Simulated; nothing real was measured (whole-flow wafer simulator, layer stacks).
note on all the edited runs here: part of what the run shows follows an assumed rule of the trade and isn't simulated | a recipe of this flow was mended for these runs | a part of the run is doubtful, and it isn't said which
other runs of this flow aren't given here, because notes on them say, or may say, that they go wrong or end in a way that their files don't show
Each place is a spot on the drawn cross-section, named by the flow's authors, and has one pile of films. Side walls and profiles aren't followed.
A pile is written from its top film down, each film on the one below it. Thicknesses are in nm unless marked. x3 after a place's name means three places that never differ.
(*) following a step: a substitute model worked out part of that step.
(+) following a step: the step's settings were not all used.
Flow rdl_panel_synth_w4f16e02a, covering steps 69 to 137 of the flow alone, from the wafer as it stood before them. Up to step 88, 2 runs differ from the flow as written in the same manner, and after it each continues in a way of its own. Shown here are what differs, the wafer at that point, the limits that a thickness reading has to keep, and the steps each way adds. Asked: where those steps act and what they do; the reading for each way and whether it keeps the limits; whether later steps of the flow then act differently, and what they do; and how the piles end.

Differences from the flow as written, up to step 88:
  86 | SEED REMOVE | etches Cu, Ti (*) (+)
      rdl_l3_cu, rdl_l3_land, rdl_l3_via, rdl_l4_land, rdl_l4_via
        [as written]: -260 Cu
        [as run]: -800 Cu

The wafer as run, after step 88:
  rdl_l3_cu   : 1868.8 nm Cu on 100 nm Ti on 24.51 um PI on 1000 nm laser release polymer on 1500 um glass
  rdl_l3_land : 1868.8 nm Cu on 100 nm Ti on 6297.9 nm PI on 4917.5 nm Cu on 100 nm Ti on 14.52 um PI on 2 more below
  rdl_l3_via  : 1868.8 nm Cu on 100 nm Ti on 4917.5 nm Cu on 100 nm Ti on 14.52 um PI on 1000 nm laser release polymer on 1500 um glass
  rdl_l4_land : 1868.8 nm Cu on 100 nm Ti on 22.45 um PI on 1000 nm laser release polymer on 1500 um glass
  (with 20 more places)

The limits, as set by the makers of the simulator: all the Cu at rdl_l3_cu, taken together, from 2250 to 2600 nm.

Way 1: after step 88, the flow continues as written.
  After step 88, the reading is 1868.8 nm, outside the limits.
  Steps further on in the flow that do not act as written (3 other steps are not shown; they differ only slightly, by no more than 2% or 0.5 nm, whichever is larger):
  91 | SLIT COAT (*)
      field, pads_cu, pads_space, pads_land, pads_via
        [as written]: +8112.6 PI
        [this way]: +7744.5 PI
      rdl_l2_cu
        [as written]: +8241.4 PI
        [this way]: +7871.1 PI
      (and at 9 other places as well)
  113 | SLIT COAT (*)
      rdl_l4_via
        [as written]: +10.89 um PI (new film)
        [this way]: +10.95 um PI (new film)
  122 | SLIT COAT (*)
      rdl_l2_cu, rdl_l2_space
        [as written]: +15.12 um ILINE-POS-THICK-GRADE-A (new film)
        [this way]: +15.13 um ILINE-POS-THICK-GRADE-A (new film)
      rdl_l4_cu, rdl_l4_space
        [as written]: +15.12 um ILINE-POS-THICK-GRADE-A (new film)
        [this way]: +15.11 um ILINE-POS-THICK-GRADE-A (new film)
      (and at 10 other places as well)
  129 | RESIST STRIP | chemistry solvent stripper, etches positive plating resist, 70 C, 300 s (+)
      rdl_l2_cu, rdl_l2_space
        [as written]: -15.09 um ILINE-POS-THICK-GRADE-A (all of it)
        [this way]: -15.1 um ILINE-POS-THICK-GRADE-A (all of it)
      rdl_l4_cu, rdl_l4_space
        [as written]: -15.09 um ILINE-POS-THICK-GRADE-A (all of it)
        [this way]: -15.08 um ILINE-POS-THICK-GRADE-A (all of it)
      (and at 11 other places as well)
  At rdl_l2_land, rdl_l3_cu, rdl_l2_rim, rdl_l3_land, rdl_l3_via, rdl_l4_land, rdl_l4_via, the piles at the end differ from the flow's by more than 2% or 0.5 nm, whichever is larger.
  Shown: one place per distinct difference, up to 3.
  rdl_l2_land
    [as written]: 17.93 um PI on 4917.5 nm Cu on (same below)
    [this way]: 17.57 um PI on 4917.5 nm Cu on (same below)
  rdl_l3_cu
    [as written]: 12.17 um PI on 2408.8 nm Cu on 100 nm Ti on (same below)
    [this way]: 12.23 um PI on 1868.8 nm Cu on 100 nm Ti on (same below)
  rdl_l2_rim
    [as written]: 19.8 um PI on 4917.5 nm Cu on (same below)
    [this way]: 19.31 um PI on 4917.5 nm Cu on (same below)

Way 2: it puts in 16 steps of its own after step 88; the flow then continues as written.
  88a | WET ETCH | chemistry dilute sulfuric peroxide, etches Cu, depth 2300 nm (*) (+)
      rdl_l3_cu, rdl_l3_land, rdl_l3_via, rdl_l4_land, rdl_l4_via
        -1868.8 Cu (all of it)
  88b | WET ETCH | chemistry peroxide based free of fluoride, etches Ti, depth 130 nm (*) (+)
      rdl_l3_cu, rdl_l3_land, rdl_l3_via, rdl_l4_land, rdl_l4_via
        -100 Ti (all of it)
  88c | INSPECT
      leaves every film unchanged at each place that is followed
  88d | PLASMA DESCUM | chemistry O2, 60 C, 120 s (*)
      leaves every film unchanged at each place that is followed
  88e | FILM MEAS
      leaves every film unchanged at each place that is followed
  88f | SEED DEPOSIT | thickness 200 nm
      field, far_pads_cu, rdl_l1_cu and 21 more
        +200 Cu (new film), +100 Ti (new film)
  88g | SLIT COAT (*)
      field, rdl_l4_cu, rdl_l4_space and 6 more
        +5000 ILINE-POS-THICK-GRADE-A (new film)
      rdl_l3_cu, rdl_l3_space
        +4648.1 ILINE-POS-THICK-GRADE-A (new film)
      far_pads_cu
        +4858.1 ILINE-POS-THICK-GRADE-A (new film)
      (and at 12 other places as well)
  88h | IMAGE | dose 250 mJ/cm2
      leaves every film unchanged at each place that is followed
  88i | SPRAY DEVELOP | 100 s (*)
      rdl_l4_land, rdl_l4_via
        -5000 ILINE-POS-THICK-GRADE-A (all of it)
      rdl_l3_cu
        -4648.1 ILINE-POS-THICK-GRADE-A (all of it)
      rdl_l3_land
        -2919.1 ILINE-POS-THICK-GRADE-A (all of it)
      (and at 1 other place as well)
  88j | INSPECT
      leaves every film unchanged at each place that is followed
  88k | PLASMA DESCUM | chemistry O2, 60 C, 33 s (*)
      field, far_pads_cu, rdl_l1_cu and 16 more
        -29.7 ILINE-POS-THICK-GRADE-A
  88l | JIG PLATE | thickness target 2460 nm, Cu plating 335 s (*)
      rdl_l3_cu, rdl_l3_land, rdl_l3_via, rdl_l4_land, rdl_l4_via
        +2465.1 Cu
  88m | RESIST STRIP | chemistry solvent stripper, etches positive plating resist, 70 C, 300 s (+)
      field, rdl_l4_cu, rdl_l4_space, pads_cu, pads_space, pads_land, pads_via
        -4970.3 ILINE-POS-THICK-GRADE-A (all of it)
      far_pads_cu
        -4828.4 ILINE-POS-THICK-GRADE-A (all of it)
      rdl_l1_cu
        -5036.1 ILINE-POS-THICK-GRADE-A (all of it)
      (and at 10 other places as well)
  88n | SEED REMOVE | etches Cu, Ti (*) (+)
      field, far_pads_cu, rdl_l1_cu and 16 more
        -200 Cu (all of it), -100 Ti (all of it)
      rdl_l3_cu, rdl_l3_land, rdl_l3_via, rdl_l4_land, rdl_l4_via
        -260 Cu
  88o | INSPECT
      leaves every film unchanged at each place that is followed
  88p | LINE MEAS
      leaves every film unchanged at each place that is followed
  After step 88p, the reading is 2405.1 nm, within the limits.
  Steps further on in the flow that do not act as written (4 other steps are not shown; they differ only slightly, by no more than 2% or 0.5 nm, whichever is larger):
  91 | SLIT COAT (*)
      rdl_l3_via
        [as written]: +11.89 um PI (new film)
        [this way]: +11.97 um PI (new film)
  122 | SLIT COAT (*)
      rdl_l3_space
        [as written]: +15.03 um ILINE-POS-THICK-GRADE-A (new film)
        [this way]: +15.04 um ILINE-POS-THICK-GRADE-A (new film)
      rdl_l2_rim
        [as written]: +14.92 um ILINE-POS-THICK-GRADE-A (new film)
        [this way]: +14.91 um ILINE-POS-THICK-GRADE-A (new film)
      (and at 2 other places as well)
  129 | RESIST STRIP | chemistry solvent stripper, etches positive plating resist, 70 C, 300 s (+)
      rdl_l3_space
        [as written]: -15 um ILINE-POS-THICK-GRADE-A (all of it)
        [this way]: -15.01 um ILINE-POS-THICK-GRADE-A (all of it)
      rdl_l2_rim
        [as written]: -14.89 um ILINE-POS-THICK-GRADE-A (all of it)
        [this way]: -14.88 um ILINE-POS-THICK-GRADE-A (all of it)
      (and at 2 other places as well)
  At the end the piles are close to the flow's at the places that both follow, differing by at most 2% or 0.5 nm, whichever is larger.

Keeping within the limits: way 2. Outside them: way 1.
